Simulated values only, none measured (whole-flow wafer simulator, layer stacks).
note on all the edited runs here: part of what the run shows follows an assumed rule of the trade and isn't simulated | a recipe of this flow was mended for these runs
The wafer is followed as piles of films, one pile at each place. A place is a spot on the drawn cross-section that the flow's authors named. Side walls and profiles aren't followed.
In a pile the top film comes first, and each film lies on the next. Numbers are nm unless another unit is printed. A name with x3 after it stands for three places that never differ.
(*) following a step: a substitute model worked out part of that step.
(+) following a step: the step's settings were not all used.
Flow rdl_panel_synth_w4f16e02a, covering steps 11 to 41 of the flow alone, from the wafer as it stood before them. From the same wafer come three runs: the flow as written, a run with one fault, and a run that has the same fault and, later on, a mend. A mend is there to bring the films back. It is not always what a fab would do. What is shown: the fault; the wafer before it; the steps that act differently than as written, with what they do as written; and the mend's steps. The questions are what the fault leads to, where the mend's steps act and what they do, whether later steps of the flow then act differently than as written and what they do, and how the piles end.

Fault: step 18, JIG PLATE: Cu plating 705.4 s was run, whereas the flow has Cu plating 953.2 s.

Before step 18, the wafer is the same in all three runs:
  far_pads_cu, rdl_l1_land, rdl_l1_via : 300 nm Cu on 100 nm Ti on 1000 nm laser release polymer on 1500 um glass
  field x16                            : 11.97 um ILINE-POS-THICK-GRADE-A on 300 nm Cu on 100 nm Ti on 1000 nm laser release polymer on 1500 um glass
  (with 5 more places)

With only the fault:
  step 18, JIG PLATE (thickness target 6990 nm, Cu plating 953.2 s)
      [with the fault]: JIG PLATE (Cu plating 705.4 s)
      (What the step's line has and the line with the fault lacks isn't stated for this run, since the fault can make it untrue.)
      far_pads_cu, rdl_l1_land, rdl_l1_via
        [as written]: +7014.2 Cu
        [with the fault]: +5190.8 Cu
  Later steps of the flow acting differently than as written:
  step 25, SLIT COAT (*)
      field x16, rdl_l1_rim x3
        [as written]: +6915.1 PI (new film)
        [with the fault]: +6388 PI (new film)
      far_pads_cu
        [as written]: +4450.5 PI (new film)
        [with the fault]: +4603.6 PI (new film)
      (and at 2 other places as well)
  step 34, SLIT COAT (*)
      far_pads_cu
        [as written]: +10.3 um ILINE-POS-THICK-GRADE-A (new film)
        [with the fault]: +10.6 um ILINE-POS-THICK-GRADE-A (new film)
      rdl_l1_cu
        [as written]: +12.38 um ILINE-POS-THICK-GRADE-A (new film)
        [with the fault]: +12.24 um ILINE-POS-THICK-GRADE-A (new film)
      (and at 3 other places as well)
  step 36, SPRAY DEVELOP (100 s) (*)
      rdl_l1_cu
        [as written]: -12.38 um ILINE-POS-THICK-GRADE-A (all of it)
        [with the fault]: -12.24 um ILINE-POS-THICK-GRADE-A (all of it)
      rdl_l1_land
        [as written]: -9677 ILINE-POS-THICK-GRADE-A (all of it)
        [with the fault]: -9996.9 ILINE-POS-THICK-GRADE-A (all of it)
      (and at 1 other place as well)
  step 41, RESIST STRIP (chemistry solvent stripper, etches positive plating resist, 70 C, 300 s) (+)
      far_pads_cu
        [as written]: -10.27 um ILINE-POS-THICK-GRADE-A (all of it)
        [with the fault]: -10.57 um ILINE-POS-THICK-GRADE-A (all of it)
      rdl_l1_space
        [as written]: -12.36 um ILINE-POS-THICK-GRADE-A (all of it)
        [with the fault]: -12.22 um ILINE-POS-THICK-GRADE-A (all of it)
  At field x16, far_pads_cu, rdl_l1_cu, rdl_l1_space, rdl_l1_land, rdl_l1_via, rdl_l1_rim x3, the piles at the end differ from the flow's by more than 2% or 0.5 nm, whichever is larger.
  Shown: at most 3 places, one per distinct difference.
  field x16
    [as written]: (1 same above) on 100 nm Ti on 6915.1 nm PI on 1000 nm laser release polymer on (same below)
    [with the fault]: (1 same above) on 100 nm Ti on 6388 nm PI on 1000 nm laser release polymer on (same below)
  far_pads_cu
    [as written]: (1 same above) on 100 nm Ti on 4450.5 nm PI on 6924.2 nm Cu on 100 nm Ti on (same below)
    [with the fault]: (1 same above) on 100 nm Ti on 4603.6 nm PI on 5100.8 nm Cu on 100 nm Ti on (same below)
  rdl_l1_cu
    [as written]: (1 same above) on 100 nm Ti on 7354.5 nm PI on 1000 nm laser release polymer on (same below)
    [with the fault]: (1 same above) on 100 nm Ti on 6713 nm PI on 1000 nm laser release polymer on (same below)

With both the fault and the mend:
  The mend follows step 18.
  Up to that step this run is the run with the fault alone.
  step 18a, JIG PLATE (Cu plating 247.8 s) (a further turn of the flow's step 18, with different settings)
      far_pads_cu, rdl_l1_land, rdl_l1_via
        +1823.5 Cu
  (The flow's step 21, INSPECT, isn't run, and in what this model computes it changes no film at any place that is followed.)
  None of the later steps of the flow acts differently than as written at any place that is followed.
  By the end, the piles equal the flow's at every place that both follow.
